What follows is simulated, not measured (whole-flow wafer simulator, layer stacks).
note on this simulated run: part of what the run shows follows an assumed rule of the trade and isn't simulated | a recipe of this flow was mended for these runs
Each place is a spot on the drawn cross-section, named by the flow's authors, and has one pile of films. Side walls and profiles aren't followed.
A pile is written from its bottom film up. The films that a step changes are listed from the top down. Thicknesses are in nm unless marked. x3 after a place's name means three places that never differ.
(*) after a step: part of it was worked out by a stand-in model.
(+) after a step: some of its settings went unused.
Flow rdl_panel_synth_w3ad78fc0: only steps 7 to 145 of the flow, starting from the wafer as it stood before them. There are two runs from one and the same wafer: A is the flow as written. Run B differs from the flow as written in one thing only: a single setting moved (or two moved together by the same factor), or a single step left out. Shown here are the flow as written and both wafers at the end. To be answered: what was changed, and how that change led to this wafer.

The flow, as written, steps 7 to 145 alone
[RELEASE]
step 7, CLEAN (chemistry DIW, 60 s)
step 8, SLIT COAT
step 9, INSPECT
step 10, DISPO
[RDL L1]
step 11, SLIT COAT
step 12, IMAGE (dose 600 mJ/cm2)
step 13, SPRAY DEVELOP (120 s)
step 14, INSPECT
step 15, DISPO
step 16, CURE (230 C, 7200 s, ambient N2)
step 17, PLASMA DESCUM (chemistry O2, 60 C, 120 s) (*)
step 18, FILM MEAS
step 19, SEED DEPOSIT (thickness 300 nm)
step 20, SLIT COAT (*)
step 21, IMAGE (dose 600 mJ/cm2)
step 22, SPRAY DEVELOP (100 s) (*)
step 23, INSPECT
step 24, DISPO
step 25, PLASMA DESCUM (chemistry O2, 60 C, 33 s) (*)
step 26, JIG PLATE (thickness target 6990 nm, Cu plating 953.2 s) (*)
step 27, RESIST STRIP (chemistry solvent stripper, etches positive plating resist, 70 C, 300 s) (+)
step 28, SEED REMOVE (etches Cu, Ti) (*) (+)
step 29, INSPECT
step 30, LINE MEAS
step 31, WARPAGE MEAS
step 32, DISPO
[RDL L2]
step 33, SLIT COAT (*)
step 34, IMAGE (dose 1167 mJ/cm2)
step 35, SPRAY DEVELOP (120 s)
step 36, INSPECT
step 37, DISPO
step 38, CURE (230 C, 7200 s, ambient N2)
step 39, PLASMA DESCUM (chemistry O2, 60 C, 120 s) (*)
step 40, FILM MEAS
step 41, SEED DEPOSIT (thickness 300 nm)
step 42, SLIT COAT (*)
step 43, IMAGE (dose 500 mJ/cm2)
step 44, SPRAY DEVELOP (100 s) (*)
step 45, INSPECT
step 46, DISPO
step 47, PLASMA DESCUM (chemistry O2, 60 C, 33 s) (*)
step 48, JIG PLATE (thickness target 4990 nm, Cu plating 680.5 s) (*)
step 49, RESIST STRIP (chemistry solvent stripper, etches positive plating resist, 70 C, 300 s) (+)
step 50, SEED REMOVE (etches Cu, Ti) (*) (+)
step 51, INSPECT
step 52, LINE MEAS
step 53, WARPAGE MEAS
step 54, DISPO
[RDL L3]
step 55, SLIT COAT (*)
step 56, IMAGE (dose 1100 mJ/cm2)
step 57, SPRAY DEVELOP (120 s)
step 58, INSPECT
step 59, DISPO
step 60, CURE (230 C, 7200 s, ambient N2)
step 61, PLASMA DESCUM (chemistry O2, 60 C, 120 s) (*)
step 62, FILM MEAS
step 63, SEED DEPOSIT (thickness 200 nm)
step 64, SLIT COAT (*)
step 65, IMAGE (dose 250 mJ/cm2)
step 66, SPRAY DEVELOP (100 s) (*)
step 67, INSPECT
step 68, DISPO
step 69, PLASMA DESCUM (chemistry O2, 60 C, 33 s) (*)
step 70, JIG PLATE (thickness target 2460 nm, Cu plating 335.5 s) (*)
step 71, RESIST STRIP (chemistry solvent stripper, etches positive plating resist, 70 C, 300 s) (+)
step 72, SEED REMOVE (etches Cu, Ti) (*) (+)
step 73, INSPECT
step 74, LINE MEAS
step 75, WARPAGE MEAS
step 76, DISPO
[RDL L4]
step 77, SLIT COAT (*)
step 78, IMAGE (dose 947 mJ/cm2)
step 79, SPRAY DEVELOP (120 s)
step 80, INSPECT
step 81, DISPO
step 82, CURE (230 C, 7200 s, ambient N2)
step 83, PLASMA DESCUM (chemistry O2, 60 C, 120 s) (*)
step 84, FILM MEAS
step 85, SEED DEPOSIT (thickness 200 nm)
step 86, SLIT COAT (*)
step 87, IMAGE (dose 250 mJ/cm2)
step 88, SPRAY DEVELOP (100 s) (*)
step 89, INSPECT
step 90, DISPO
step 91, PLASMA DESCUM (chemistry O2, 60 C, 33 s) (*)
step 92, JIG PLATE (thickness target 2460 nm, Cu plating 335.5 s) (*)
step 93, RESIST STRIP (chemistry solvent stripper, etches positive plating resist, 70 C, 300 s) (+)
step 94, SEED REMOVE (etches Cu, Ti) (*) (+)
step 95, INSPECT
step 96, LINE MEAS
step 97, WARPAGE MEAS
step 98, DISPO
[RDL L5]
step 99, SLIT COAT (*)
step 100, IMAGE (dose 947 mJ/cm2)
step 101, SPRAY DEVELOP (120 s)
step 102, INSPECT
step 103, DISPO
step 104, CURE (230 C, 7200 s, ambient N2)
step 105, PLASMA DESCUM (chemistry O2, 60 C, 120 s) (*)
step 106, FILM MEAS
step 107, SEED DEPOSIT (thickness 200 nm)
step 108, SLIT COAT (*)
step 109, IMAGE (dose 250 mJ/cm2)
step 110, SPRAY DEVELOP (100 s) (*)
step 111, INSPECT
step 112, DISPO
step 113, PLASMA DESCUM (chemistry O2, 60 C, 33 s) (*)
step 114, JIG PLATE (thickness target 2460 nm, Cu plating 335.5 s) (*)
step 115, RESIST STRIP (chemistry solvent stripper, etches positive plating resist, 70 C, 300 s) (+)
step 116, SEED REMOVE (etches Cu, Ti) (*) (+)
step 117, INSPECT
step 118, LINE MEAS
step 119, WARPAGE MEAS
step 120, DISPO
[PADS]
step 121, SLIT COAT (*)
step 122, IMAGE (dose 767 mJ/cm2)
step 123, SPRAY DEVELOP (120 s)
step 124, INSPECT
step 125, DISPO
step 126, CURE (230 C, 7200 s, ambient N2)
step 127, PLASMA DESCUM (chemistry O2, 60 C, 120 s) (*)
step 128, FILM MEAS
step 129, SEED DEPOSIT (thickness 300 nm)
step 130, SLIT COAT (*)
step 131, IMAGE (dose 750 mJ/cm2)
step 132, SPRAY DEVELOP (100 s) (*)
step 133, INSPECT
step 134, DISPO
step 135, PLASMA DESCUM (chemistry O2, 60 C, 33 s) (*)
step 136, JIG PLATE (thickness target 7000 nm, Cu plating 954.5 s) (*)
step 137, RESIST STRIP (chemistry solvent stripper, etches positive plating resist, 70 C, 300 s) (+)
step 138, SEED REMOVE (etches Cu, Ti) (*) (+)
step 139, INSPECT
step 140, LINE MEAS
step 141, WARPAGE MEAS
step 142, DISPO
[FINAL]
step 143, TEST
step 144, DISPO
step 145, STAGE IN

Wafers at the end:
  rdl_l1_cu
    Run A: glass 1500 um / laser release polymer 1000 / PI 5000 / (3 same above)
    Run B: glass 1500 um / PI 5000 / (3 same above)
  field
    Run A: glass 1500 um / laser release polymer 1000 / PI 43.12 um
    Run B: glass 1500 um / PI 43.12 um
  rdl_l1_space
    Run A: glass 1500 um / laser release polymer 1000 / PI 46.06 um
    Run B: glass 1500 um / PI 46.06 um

Cause: step 8, SLIT COAT, was omitted.

How this came from the change, step by step:
  (no step that both runs have acts differently)
